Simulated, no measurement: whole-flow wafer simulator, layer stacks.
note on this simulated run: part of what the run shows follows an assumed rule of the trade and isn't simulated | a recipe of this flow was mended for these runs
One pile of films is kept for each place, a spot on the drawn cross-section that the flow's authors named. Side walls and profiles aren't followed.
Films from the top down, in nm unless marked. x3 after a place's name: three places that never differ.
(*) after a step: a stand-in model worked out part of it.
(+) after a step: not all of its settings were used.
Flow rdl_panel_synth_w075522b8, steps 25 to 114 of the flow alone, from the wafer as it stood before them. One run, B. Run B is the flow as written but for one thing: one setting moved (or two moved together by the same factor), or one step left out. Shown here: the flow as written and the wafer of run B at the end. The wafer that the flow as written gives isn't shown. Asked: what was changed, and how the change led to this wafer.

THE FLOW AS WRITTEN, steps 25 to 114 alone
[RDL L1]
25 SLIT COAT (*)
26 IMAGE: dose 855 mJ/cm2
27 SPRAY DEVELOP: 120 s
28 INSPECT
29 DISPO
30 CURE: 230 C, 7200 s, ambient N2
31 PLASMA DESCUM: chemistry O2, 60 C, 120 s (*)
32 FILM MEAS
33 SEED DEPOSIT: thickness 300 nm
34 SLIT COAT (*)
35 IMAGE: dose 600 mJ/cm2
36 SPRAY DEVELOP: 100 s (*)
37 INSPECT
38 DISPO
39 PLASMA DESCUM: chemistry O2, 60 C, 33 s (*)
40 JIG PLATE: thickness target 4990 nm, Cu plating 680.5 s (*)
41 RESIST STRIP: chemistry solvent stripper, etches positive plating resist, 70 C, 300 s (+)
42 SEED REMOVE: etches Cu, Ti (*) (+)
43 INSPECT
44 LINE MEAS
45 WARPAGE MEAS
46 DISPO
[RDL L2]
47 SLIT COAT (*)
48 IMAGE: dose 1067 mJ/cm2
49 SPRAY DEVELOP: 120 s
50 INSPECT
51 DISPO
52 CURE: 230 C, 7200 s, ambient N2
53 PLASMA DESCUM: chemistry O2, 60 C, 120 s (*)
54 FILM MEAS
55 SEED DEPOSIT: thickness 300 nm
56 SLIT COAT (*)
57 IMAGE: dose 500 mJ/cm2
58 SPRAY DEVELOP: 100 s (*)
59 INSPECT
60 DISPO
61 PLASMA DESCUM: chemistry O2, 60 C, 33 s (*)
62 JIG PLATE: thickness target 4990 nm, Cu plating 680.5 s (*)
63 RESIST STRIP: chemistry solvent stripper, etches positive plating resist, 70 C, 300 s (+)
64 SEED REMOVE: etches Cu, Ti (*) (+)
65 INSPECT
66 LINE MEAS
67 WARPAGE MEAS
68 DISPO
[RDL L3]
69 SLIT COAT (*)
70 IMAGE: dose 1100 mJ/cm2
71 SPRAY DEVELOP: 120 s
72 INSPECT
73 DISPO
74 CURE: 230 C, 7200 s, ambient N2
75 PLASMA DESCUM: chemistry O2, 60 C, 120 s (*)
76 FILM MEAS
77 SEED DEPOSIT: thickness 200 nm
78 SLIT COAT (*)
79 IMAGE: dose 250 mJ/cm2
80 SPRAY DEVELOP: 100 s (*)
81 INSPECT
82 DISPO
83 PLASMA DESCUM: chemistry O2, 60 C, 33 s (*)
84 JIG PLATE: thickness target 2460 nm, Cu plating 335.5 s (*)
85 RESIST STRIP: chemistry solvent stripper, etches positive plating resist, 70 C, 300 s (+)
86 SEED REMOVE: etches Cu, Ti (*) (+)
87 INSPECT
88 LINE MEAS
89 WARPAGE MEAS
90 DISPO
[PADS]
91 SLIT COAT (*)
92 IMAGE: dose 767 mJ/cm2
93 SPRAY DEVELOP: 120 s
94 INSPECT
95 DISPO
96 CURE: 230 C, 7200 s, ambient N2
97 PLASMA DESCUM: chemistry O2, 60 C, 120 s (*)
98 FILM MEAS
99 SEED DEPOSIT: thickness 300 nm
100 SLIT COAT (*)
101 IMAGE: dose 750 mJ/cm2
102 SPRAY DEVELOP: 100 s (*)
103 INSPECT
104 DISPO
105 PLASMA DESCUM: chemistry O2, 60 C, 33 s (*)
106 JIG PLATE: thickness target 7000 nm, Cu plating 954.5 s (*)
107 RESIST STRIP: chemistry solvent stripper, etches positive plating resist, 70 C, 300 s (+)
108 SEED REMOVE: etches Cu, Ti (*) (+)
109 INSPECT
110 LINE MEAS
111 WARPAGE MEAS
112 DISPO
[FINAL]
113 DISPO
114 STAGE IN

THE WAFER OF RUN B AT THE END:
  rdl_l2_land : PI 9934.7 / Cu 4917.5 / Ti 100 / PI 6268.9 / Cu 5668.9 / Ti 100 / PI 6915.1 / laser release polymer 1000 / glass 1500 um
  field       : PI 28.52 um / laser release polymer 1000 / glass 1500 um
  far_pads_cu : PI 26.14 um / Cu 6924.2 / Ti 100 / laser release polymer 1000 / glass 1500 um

The cause: step 40, JIG PLATE: Cu plating 782.6 s was run, where the flow has Cu plating 680.5 s.

How the change led to this, step by step:
  40 JIG PLATE: thickness target 4990 nm, Cu plating 680.5 s (*)
      rdl_l1_cu, rdl_l1_land, rdl_l1_via, rdl_l1_rim, rdl_l2_land, rdl_l2_via: Cu +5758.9 (as written it would be: Cu +5007.5)
  47 SLIT COAT (*)
      rdl_l1_space: PI +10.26 um (as written it would be: PI +9924.5)
      field, rdl_l3_cu, rdl_l3_space and 7 more: PI +7772.3 (as written it would be: PI +7600.9)
      (and at 5 more places)
  56 SLIT COAT (*)
      far_pads_cu: ILINE-POS-THICK-GRADE-A +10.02 um (new film) (as written it would be: ILINE-POS-THICK-GRADE-A +9933.1 (new film))
      rdl_l1_cu: ILINE-POS-THICK-GRADE-A +9961 (new film) (as written it would be: ILINE-POS-THICK-GRADE-A +10.04 um (new film))
      (and at 2 more places)
  58 SPRAY DEVELOP: 100 s (*)
      rdl_l2_via: ILINE-POS-THICK-GRADE-A -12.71 um (all of it) (as written it would be: ILINE-POS-THICK-GRADE-A -12.83 um (all of it))
  63 RESIST STRIP: chemistry solvent stripper, etches positive plating resist, 70 C, 300 s (+)
      rdl_l1_cu: ILINE-POS-THICK-GRADE-A -9931.3 (all of it) (as written it would be: ILINE-POS-THICK-GRADE-A -10.01 um (all of it))
      rdl_l1_space: ILINE-POS-THICK-GRADE-A -11.1 um (all of it) (as written it would be: ILINE-POS-THICK-GRADE-A -10.99 um (all of it))
  69 SLIT COAT (*)
      rdl_l2_space: PI +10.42 um (as written it would be: PI +10.31 um)
      rdl_l2_via: PI +10.93 um (new film) (as written it would be: PI +11.04 um (new film))
  91 SLIT COAT (*)
      far_pads_cu: PI +5650.1 (as written it would be: PI +5838.2)
      rdl_l1_cu: PI +5835.8 (as written it would be: PI +6093.4)
      (and at 3 more places)
  100 SLIT COAT (*)
      rdl_l1_cu: ILINE-POS-THICK-GRADE-A +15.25 um (new film) (as written it would be: ILINE-POS-THICK-GRADE-A +15.24 um (new film))
      rdl_l1_space: ILINE-POS-THICK-GRADE-A +15.34 um (new film) (as written it would be: ILINE-POS-THICK-GRADE-A +15.28 um (new film))
      (and at 6 more places)
  107 RESIST STRIP: chemistry solvent stripper, etches positive plating resist, 70 C, 300 s (+)
      rdl_l1_cu: ILINE-POS-THICK-GRADE-A -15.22 um (all of it) (as written it would be: ILINE-POS-THICK-GRADE-A -15.21 um (all of it))
      rdl_l1_space: ILINE-POS-THICK-GRADE-A -15.31 um (all of it) (as written it would be: ILINE-POS-THICK-GRADE-A -15.25 um (all of it))
      (and at 6 more places)
